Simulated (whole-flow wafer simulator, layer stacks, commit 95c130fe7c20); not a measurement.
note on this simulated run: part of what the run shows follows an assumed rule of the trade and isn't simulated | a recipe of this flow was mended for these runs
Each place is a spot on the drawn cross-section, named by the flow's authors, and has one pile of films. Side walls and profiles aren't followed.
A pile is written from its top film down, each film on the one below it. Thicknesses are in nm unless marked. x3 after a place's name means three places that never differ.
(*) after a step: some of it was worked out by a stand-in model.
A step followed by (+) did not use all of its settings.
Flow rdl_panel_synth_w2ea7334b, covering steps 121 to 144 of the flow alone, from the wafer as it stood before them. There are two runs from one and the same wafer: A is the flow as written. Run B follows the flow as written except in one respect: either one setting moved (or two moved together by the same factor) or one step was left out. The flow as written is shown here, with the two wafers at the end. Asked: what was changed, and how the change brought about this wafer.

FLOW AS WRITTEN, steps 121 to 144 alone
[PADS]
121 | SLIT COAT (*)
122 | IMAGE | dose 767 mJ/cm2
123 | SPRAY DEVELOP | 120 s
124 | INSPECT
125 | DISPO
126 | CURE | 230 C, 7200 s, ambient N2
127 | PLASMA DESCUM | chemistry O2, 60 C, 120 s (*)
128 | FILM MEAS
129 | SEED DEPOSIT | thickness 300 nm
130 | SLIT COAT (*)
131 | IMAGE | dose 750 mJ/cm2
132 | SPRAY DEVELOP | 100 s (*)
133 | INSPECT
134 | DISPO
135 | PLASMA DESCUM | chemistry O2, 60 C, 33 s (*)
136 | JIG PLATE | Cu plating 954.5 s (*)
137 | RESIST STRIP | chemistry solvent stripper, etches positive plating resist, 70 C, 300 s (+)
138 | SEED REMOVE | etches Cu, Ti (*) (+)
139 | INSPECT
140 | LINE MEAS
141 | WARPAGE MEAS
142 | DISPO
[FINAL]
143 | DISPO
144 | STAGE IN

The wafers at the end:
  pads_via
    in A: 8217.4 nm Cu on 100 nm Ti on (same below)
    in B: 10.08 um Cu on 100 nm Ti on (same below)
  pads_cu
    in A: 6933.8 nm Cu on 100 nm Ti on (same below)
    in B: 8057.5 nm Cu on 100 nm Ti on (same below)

What caused this: step 136, JIG PLATE: Cu plating 1107 s was run, though the flow has Cu plating 954.5 s.

Step by step, how the change led to this:
  136 | JIG PLATE | Cu plating 954.5 s (*)
      pads_via: A +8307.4 Cu | B +10.17 um Cu
      pads_cu, pads_land: A +7023.8 Cu | B +8147.5 Cu
